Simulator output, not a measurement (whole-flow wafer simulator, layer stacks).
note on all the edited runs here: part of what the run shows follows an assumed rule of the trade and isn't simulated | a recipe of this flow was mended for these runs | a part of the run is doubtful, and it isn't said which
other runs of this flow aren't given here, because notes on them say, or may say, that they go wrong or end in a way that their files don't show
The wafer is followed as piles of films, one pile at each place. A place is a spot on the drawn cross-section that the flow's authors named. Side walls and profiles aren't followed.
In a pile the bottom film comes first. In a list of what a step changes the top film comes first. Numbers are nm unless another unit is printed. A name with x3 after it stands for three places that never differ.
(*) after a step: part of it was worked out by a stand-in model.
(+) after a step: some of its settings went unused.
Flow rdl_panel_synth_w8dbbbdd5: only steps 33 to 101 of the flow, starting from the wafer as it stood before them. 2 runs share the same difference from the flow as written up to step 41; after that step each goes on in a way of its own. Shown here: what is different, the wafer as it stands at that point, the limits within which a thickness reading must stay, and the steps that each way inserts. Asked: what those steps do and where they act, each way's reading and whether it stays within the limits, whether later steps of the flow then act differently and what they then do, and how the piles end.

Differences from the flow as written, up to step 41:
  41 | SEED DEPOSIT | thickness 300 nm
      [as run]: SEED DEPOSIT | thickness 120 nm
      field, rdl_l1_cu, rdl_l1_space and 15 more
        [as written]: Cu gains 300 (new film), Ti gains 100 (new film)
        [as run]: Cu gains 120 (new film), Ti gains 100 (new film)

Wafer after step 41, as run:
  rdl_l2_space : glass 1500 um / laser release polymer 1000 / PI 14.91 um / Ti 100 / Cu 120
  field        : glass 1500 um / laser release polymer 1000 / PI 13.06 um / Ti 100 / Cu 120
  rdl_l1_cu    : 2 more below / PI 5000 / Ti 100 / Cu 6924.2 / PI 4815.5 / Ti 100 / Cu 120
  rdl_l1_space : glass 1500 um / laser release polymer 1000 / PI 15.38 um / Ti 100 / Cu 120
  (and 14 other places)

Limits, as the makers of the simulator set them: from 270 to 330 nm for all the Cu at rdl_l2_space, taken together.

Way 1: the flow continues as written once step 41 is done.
  Reading after step 41: 120 nm, not within the limits.
  Steps later in the flow that act otherwise than as written (3 more steps, not shown, differ only slightly: by at most 2% or 0.5 nm, whichever is larger):
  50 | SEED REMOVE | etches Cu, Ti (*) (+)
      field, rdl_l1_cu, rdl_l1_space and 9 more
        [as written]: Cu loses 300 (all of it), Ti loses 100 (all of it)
        [this way]: Cu loses 120 (all of it), Ti loses 100 (all of it)
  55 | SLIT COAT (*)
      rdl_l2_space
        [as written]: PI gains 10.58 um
        [this way]: PI gains 10.44 um
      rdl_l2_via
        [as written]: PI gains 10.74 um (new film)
        [this way]: PI gains 10.72 um (new film)
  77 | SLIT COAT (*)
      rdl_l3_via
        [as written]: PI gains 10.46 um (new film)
        [this way]: PI gains 10.48 um (new film)
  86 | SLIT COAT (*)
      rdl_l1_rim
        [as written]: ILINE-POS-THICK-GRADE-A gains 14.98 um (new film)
        [this way]: ILINE-POS-THICK-GRADE-A gains 14.97 um (new film)
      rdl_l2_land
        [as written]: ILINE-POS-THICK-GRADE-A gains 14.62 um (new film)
        [this way]: ILINE-POS-THICK-GRADE-A gains 14.63 um (new film)
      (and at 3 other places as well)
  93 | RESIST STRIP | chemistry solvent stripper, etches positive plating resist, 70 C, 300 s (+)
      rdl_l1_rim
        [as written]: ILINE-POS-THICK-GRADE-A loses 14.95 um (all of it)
        [this way]: ILINE-POS-THICK-GRADE-A loses 14.94 um (all of it)
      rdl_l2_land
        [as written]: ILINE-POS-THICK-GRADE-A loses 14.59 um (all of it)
        [this way]: ILINE-POS-THICK-GRADE-A loses 14.6 um (all of it)
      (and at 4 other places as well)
  At rdl_l2_cu, rdl_l2_land, rdl_l2_via, rdl_l2_rim, rdl_l3_land, rdl_l3_via, the piles at the end differ from the flow's by more than 2% or 0.5 nm, whichever is larger.
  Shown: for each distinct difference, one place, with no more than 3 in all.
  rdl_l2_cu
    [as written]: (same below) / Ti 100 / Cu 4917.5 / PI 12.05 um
    [this way]: (same below) / Ti 100 / Cu 4737.5 / PI 12.09 um
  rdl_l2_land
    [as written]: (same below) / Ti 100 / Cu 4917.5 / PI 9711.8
    [this way]: (same below) / Ti 100 / Cu 4737.5 / PI 9728.6
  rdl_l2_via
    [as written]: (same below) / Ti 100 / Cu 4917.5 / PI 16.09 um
    [this way]: (same below) / Ti 100 / Cu 4737.5 / PI 16.09 um

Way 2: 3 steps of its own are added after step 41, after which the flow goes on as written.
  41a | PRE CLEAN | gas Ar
      does not change any film at any place that is followed
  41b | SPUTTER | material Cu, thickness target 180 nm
      field, rdl_l1_cu, rdl_l1_space and 15 more
        Cu gains 180
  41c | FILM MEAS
      does not change any film at any place that is followed
  Reading after step 41c: 300 nm, inside the limits.
  Later steps of the flow that are run all act as written at every place that is followed.
  The piles end the same as the flow's at every place that both follow.

The limits are kept by: way 2. They are not kept by: way 1.
